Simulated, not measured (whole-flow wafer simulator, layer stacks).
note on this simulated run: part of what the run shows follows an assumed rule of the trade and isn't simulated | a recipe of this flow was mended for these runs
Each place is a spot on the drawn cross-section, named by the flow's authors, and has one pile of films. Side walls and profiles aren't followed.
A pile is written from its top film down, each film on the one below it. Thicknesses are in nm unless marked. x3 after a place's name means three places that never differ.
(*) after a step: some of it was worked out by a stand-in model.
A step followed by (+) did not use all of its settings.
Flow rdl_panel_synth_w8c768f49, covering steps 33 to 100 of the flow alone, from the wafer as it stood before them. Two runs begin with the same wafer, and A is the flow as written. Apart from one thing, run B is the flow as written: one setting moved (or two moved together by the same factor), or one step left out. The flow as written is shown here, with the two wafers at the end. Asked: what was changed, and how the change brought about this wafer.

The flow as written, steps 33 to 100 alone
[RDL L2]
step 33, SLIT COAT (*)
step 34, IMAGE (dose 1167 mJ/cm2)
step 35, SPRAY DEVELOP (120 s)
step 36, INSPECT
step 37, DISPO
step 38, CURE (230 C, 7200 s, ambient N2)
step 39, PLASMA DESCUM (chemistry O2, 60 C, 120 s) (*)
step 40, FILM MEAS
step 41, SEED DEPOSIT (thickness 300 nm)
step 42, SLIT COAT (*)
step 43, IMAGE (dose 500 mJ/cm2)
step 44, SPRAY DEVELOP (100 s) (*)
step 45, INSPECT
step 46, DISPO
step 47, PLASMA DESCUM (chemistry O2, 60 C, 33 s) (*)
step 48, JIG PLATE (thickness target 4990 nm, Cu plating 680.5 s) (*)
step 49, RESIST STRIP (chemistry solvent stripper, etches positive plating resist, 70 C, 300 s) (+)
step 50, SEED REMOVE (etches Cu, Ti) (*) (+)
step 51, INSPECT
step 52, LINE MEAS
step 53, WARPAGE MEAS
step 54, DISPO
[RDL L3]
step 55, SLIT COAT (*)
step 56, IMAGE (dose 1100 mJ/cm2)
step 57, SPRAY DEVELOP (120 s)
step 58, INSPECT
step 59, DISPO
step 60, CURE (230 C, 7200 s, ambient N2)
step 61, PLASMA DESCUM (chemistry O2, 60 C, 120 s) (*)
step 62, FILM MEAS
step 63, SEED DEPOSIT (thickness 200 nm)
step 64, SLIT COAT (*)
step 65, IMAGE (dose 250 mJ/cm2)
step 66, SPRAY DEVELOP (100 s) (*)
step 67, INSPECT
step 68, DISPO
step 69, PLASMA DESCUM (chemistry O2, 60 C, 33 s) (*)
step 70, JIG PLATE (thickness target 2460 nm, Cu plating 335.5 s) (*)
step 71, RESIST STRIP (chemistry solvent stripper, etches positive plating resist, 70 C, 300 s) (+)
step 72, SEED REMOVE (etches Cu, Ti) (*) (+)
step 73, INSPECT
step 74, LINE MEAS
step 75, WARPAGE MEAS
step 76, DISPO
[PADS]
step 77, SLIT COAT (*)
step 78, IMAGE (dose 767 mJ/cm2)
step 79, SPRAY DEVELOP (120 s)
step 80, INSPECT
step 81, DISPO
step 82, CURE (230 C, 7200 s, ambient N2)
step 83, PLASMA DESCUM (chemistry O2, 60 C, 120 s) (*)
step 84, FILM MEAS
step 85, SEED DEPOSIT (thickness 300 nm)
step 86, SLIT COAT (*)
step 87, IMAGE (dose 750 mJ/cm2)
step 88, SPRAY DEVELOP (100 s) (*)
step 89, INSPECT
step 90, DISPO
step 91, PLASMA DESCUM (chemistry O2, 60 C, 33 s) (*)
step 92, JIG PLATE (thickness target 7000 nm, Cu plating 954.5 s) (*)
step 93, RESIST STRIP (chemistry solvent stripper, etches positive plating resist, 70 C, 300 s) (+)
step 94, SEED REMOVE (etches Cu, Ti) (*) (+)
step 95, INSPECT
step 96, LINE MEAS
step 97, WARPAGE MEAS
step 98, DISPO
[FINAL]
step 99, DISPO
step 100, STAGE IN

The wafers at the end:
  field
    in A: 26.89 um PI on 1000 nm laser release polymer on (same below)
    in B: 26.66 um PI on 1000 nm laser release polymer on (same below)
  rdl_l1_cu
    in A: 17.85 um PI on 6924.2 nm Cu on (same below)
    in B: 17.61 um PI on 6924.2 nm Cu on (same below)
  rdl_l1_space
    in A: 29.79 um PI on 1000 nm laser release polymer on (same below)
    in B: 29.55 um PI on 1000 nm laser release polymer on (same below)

Cause: step 48, JIG PLATE: Cu plating 578.4 s was run, while the flow as written has Cu plating 680.5 s.

Step by step, how the change led to this:
  step 48, JIG PLATE (thickness target 4990 nm, Cu plating 680.5 s) (*)
      rdl_l2_cu, rdl_l2_land, rdl_l2_via, rdl_l2_rim, rdl_l3_land, rdl_l3_via: A +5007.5 Cu | B +4256.2 Cu
  step 55, SLIT COAT (*)
      rdl_l2_space: A +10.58 um PI | B +9962.7 PI
      field, pads_cu, pads_space, pads_land, pads_via: A +7936.4 PI | B +7700.8 PI
      (also at 8 further places)
  step 64, SLIT COAT (*)
      rdl_l1_rim: A +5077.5 ILINE-POS-THICK-GRADE-A (new film) | B +4962.1 ILINE-POS-THICK-GRADE-A (new film)
      rdl_l2_via: A +4385.9 ILINE-POS-THICK-GRADE-A (new film) | B +4604.4 ILINE-POS-THICK-GRADE-A (new film)
  step 71, RESIST STRIP (chemistry solvent stripper, etches positive plating resist, 70 C, 300 s) (+)
      rdl_l1_rim: A -5047.8 ILINE-POS-THICK-GRADE-A (all of it) | B -4932.4 ILINE-POS-THICK-GRADE-A (all of it)
      rdl_l2_via: A -4356.2 ILINE-POS-THICK-GRADE-A (all of it) | B -4574.7 ILINE-POS-THICK-GRADE-A (all of it)
  step 77, SLIT COAT (*)
      rdl_l2_via: A +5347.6 PI | B +5552.8 PI
      rdl_l3_via: A +10.46 um PI (new film) | B +10.53 um PI (new film)
  step 86, SLIT COAT (*)
      rdl_l2_cu: A +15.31 um ILINE-POS-THICK-GRADE-A (new film) | B +15.26 um ILINE-POS-THICK-GRADE-A (new film)
      rdl_l2_space: A +15.33 um ILINE-POS-THICK-GRADE-A (new film) | B +15.27 um ILINE-POS-THICK-GRADE-A (new film)
      (also at 7 further places)
  step 93, RESIST STRIP (chemistry solvent stripper, etches positive plating resist, 70 C, 300 s) (+)
      rdl_l2_cu: A -15.28 um ILINE-POS-THICK-GRADE-A (all of it) | B -15.23 um ILINE-POS-THICK-GRADE-A (all of it)
      rdl_l2_space: A -15.3 um ILINE-POS-THICK-GRADE-A (all of it) | B -15.24 um ILINE-POS-THICK-GRADE-A (all of it)
      (also at 8 further places)
